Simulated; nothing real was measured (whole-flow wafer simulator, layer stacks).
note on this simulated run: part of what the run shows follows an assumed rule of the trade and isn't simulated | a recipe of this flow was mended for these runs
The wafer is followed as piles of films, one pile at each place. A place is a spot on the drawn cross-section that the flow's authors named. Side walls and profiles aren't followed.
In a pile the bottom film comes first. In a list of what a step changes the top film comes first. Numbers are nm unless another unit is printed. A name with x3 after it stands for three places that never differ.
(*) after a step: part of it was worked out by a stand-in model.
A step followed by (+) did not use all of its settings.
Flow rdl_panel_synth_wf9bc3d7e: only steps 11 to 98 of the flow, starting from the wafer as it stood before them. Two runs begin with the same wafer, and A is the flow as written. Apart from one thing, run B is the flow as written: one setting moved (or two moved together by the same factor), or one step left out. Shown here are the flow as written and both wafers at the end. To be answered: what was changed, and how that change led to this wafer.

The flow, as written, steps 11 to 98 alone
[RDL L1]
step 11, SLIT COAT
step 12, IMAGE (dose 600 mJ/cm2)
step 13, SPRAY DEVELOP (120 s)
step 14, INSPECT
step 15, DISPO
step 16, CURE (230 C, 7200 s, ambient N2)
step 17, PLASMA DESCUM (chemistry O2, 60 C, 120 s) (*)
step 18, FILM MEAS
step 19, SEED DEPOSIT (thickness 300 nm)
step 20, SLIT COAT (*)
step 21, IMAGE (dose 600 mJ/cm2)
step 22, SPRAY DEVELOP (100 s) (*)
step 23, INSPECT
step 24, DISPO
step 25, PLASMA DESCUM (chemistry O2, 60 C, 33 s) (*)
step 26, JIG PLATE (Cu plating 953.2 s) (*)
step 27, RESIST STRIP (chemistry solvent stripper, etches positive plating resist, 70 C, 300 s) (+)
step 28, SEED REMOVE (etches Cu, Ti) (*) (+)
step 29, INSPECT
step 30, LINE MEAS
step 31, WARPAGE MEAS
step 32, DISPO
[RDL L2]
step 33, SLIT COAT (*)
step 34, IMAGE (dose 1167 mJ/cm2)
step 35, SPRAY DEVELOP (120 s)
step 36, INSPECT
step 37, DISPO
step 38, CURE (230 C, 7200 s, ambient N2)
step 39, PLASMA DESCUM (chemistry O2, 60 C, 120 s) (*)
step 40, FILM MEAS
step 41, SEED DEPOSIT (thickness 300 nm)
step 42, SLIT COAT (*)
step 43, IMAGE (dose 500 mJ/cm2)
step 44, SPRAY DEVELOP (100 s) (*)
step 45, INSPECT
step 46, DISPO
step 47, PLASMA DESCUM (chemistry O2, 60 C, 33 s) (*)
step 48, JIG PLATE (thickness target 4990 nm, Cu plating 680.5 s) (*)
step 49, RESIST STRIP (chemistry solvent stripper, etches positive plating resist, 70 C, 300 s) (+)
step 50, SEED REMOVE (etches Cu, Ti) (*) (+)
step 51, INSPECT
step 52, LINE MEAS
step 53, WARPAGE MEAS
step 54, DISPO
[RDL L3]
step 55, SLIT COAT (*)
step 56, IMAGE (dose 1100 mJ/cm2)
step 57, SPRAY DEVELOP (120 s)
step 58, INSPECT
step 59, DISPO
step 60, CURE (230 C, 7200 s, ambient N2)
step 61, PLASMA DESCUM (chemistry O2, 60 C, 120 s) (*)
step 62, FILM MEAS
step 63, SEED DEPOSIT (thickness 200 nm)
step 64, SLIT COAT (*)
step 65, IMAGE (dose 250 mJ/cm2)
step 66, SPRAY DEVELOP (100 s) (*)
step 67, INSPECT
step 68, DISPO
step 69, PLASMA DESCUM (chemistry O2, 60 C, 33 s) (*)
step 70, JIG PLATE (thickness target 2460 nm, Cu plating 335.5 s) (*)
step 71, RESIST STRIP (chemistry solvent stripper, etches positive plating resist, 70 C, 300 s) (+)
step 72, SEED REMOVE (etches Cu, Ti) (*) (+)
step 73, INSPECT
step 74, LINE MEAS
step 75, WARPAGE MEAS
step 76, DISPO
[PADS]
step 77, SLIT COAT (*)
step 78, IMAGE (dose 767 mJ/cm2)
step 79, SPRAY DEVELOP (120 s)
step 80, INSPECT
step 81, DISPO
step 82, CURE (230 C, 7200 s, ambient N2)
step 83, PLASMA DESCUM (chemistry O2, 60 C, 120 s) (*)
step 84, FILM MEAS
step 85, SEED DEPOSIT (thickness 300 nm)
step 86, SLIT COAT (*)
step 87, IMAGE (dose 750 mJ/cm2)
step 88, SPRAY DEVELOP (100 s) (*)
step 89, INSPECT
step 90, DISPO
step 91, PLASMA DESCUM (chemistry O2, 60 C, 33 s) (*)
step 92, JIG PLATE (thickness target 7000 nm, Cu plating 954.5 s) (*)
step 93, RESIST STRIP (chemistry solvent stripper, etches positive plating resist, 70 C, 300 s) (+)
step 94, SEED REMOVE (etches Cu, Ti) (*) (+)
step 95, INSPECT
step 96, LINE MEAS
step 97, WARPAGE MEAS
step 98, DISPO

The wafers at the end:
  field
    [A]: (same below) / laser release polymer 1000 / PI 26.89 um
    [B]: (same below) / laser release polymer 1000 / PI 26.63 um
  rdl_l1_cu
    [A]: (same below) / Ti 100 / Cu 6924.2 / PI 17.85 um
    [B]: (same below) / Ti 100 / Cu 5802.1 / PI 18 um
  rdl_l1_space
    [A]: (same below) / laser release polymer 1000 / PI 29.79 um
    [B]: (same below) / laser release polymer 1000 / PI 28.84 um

The reason: step 26, JIG PLATE: Cu plating 800.7 s was run, while the flow as written has Cu plating 953.2 s.

Step by step, how the change led to this:
  step 26, JIG PLATE (Cu plating 953.2 s) (*)
      rdl_l1_cu, rdl_l1_via, rdl_l1_rim, rdl_l2_land, rdl_l2_via: A +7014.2 Cu | B +5892.1 Cu
  step 33, SLIT COAT (*)
      rdl_l1_space: A +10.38 um PI | B +9615.5 PI
      field, rdl_l3_cu, rdl_l3_space and 7 more: A +8062.5 PI | B +7802.8 PI
      (as well as at 4 more places)
  step 42, SLIT COAT (*)
      rdl_l2_cu, rdl_l2_space: A +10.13 um ILINE-POS-THICK-GRADE-A (new film) | B +9993.5 ILINE-POS-THICK-GRADE-A (new film)
      rdl_l1_space: A +10.52 um ILINE-POS-THICK-GRADE-A (new film) | B +10.37 um ILINE-POS-THICK-GRADE-A (new film)
      (as well as at 3 more places)
  step 44, SPRAY DEVELOP (100 s) (*)
      rdl_l2_cu: A -10.13 um ILINE-POS-THICK-GRADE-A (all of it) | B -9993.5 ILINE-POS-THICK-GRADE-A (all of it)
      rdl_l2_land: A -7139.5 ILINE-POS-THICK-GRADE-A (all of it) | B -7291.8 ILINE-POS-THICK-GRADE-A (all of it)
      (as well as at 1 more place)
  step 49, RESIST STRIP (chemistry solvent stripper, etches positive plating resist, 70 C, 300 s) (+)
      rdl_l2_space: A -10.1 um ILINE-POS-THICK-GRADE-A (all of it) | B -9963.8 ILINE-POS-THICK-GRADE-A (all of it)
      rdl_l1_space: A -10.49 um ILINE-POS-THICK-GRADE-A (all of it) | B -10.34 um ILINE-POS-THICK-GRADE-A (all of it)
      (as well as at 1 more place)
  step 55, SLIT COAT (*)
      rdl_l2_cu: A +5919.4 PI (new film) | B +5798.1 PI (new film)
      rdl_l2_space: A +10.58 um PI | B +10.44 um PI
      (as well as at 2 more places)
  step 86, SLIT COAT (*)
      rdl_l1_cu: A +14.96 um ILINE-POS-THICK-GRADE-A (new film) | B +14.94 um ILINE-POS-THICK-GRADE-A (new film)
      rdl_l1_space: A +15.05 um ILINE-POS-THICK-GRADE-A (new film) | B +15.01 um ILINE-POS-THICK-GRADE-A (new film)
      (as well as at 6 more places)
  step 93, RESIST STRIP (chemistry solvent stripper, etches positive plating resist, 70 C, 300 s) (+)
      rdl_l1_cu: A -14.93 um ILINE-POS-THICK-GRADE-A (all of it) | B -14.91 um ILINE-POS-THICK-GRADE-A (all of it)
      rdl_l1_space: A -15.02 um ILINE-POS-THICK-GRADE-A (all of it) | B -14.98 um ILINE-POS-THICK-GRADE-A (all of it)
      (as well as at 6 more places)
